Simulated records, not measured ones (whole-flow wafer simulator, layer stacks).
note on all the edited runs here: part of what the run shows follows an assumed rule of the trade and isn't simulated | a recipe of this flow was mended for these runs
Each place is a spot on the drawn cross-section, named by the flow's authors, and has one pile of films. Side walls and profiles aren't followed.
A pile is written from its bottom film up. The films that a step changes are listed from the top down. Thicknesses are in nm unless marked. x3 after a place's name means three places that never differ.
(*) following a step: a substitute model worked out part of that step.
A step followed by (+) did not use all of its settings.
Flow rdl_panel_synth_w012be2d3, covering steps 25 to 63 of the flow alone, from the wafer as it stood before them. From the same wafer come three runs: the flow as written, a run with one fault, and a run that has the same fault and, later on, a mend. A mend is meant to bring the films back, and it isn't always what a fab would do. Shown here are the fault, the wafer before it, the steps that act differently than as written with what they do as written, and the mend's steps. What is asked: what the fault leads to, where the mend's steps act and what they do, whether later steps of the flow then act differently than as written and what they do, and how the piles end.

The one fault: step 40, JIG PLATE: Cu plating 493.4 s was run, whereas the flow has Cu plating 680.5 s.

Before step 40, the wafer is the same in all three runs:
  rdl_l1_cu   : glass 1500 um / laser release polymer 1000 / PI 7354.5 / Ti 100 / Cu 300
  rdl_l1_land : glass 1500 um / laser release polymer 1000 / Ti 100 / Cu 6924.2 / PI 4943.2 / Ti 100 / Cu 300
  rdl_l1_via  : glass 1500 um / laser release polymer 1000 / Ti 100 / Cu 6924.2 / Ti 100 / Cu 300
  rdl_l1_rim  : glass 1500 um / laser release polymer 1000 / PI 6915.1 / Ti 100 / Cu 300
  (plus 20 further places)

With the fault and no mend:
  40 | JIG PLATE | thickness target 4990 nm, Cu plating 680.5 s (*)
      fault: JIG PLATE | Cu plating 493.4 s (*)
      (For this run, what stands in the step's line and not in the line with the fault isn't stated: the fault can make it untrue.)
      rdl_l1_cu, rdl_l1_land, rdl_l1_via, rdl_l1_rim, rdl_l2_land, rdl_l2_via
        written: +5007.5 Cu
        fault: +3630.7 Cu
  Steps further on in the flow that do not act as written:
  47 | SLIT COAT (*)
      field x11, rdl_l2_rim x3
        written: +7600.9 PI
        fault: +7291.4 PI
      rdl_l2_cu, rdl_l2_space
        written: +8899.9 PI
        fault: +8224.8 PI
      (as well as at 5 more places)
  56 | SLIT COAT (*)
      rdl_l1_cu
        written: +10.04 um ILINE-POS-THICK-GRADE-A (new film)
        fault: +10.16 um ILINE-POS-THICK-GRADE-A (new film)
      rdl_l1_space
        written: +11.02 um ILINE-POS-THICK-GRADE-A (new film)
        fault: +10.9 um ILINE-POS-THICK-GRADE-A (new film)
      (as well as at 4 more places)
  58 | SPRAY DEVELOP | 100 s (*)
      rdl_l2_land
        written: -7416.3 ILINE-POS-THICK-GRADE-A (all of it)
        fault: -7618 ILINE-POS-THICK-GRADE-A (all of it)
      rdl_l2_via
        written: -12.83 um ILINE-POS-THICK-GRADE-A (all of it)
        fault: -13.06 um ILINE-POS-THICK-GRADE-A (all of it)
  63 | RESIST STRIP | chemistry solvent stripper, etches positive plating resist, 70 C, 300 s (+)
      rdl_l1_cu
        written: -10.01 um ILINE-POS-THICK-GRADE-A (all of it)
        fault: -10.13 um ILINE-POS-THICK-GRADE-A (all of it)
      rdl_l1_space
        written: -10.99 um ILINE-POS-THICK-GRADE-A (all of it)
        fault: -10.87 um ILINE-POS-THICK-GRADE-A (all of it)
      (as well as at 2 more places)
  By the end, the piles at field x11, far_pads_cu, rdl_l1_cu and 11 more depart from the flow's by more than 2% or 0.5 nm, whichever is larger.
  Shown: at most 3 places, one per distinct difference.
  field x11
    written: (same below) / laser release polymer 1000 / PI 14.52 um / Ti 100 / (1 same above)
    fault: (same below) / laser release polymer 1000 / PI 14.21 um / Ti 100 / (1 same above)
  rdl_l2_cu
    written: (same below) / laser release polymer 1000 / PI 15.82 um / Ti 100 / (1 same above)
    fault: (same below) / laser release polymer 1000 / PI 15.14 um / Ti 100 / (1 same above)
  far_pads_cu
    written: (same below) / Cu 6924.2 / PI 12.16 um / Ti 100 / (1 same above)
    fault: (same below) / Cu 6924.2 / PI 11.51 um / Ti 100 / (1 same above)

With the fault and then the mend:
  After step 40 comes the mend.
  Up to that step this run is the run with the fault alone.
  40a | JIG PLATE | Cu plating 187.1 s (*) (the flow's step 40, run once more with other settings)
      rdl_l1_cu, rdl_l1_land, rdl_l1_via, rdl_l1_rim, rdl_l2_land, rdl_l2_via
        +1376.8 Cu
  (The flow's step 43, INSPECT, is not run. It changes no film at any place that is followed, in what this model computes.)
  None of the later steps of the flow acts differently than as written at any place that is followed.
  At every place that both follow, the piles at the end match the flow's.
